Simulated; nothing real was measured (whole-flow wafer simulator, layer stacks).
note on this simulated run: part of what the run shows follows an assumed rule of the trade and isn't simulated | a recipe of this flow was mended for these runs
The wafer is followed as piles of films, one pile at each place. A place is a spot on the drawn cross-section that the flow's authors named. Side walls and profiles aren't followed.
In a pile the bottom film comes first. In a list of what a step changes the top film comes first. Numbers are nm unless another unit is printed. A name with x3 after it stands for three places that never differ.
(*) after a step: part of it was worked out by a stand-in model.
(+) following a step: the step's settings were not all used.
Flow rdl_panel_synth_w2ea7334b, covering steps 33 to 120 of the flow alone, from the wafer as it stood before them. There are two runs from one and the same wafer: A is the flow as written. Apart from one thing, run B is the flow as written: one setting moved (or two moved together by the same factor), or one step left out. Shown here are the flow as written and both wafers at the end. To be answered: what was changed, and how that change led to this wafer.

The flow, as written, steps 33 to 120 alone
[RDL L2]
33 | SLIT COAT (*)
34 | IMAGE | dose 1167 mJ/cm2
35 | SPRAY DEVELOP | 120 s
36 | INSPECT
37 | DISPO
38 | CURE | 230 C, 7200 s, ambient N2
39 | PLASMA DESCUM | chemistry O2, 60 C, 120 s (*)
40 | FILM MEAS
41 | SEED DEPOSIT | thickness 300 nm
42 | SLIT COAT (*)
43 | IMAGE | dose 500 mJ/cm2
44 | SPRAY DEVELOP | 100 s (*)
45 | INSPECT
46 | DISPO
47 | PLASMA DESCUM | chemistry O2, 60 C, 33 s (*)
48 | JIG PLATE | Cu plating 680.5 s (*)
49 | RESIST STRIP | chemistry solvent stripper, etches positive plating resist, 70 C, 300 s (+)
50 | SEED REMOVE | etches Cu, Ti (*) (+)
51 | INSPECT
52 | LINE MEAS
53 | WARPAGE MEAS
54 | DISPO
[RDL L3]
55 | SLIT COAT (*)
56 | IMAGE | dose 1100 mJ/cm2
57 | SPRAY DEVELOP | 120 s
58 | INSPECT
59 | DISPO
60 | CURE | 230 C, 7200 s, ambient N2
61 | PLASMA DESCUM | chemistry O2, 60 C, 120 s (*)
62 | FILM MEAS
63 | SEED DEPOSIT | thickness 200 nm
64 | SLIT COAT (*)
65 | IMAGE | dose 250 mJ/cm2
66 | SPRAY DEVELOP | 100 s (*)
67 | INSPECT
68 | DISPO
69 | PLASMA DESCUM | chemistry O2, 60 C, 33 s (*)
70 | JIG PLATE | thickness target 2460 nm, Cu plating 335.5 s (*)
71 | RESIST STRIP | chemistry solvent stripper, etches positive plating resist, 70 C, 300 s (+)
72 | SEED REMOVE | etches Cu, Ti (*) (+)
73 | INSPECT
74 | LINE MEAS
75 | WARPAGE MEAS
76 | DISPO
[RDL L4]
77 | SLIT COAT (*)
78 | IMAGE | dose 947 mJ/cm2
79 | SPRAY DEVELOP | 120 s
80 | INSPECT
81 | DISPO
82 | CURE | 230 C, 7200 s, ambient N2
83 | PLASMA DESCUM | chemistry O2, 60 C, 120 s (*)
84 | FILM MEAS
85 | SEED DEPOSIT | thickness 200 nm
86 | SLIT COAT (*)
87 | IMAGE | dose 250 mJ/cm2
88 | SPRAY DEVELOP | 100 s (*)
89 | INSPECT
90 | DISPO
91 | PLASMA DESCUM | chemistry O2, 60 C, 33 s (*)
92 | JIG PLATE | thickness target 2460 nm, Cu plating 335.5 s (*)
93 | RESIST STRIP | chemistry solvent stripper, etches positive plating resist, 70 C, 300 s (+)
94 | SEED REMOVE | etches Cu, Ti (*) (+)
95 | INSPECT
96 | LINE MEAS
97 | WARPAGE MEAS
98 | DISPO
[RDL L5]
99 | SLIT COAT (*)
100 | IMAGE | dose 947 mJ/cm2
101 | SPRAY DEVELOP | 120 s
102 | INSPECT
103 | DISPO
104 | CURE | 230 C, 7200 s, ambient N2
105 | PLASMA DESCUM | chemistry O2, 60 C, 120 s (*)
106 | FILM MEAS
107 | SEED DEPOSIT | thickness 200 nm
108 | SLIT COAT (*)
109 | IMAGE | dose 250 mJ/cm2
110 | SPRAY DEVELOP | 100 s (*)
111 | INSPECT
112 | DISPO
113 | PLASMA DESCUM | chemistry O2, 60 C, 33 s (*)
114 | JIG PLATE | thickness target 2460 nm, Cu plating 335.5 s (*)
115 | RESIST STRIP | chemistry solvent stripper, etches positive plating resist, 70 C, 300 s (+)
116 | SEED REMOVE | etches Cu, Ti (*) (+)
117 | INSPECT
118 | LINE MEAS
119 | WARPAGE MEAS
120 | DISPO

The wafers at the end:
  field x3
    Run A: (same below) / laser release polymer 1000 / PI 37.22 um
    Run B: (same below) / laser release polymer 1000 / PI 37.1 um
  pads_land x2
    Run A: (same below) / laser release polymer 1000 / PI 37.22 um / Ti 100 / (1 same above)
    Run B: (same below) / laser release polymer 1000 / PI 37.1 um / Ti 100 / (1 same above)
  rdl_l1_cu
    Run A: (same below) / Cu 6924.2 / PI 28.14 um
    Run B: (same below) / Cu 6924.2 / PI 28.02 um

Cause: step 48, JIG PLATE: Cu plating 626.1 s was run, though the flow has Cu plating 680.5 s.

The path from the change to this, step by step:
  48 | JIG PLATE | Cu plating 680.5 s (*)
      rdl_l2_cu, rdl_l2_land, rdl_l2_via, rdl_l2_rim, rdl_l3_land, rdl_l3_via: A +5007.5 Cu | B +4607.2 Cu
  55 | SLIT COAT (*)
      rdl_l3_cu, rdl_l3_space: A +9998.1 PI | B +9691.6 PI
      rdl_l2_space: A +10.58 um PI | B +10.25 um PI
      (and at 2 other places as well)
  64 | SLIT COAT (*)
      rdl_l2_via: A +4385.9 ILINE-POS-THICK-GRADE-A (new film) | B +4502 ILINE-POS-THICK-GRADE-A (new film)
  71 | RESIST STRIP | chemistry solvent stripper, etches positive plating resist, 70 C, 300 s (+)
      rdl_l2_via: A -4356.2 ILINE-POS-THICK-GRADE-A (all of it) | B -4472.3 ILINE-POS-THICK-GRADE-A (all of it)
  77 | SLIT COAT (*)
      rdl_l3_via: A +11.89 um PI (new film) | B +11.94 um PI (new film)
